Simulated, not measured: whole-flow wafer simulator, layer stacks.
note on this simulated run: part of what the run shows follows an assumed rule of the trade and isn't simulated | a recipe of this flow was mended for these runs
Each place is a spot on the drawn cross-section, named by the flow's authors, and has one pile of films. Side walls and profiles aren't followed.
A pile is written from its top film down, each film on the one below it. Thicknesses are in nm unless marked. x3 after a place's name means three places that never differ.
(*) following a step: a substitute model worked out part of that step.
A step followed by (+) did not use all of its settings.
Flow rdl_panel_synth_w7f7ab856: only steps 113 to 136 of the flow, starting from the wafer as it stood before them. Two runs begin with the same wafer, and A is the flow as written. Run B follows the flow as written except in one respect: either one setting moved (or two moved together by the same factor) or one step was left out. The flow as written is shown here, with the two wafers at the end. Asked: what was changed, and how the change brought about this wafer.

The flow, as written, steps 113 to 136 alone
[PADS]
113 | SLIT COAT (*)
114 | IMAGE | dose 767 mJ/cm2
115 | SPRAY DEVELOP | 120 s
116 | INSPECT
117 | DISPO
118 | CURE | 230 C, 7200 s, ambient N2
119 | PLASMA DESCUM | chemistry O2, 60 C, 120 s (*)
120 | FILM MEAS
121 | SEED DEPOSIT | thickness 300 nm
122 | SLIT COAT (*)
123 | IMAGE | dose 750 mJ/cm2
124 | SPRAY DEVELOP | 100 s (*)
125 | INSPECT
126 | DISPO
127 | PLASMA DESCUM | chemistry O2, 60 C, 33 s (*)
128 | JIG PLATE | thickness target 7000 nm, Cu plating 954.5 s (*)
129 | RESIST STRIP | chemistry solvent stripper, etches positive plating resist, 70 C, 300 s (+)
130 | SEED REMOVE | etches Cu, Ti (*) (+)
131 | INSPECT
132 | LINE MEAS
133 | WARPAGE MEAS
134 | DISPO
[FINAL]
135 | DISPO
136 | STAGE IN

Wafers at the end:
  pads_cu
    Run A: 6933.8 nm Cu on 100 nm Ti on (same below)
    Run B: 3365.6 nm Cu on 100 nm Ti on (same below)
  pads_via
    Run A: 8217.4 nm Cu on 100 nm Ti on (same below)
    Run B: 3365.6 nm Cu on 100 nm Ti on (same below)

What caused this: step 128, JIG PLATE: Cu plating 469.6 s was run, whereas the flow has Cu plating 954.5 s.

Step by step, how the change led to this:
  128 | JIG PLATE | thickness target 7000 nm, Cu plating 954.5 s (*)
      pads_cu, pads_land: A Cu gains 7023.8 | B Cu gains 3455.6
      pads_via: A Cu gains 8307.4 | B Cu gains 3455.6
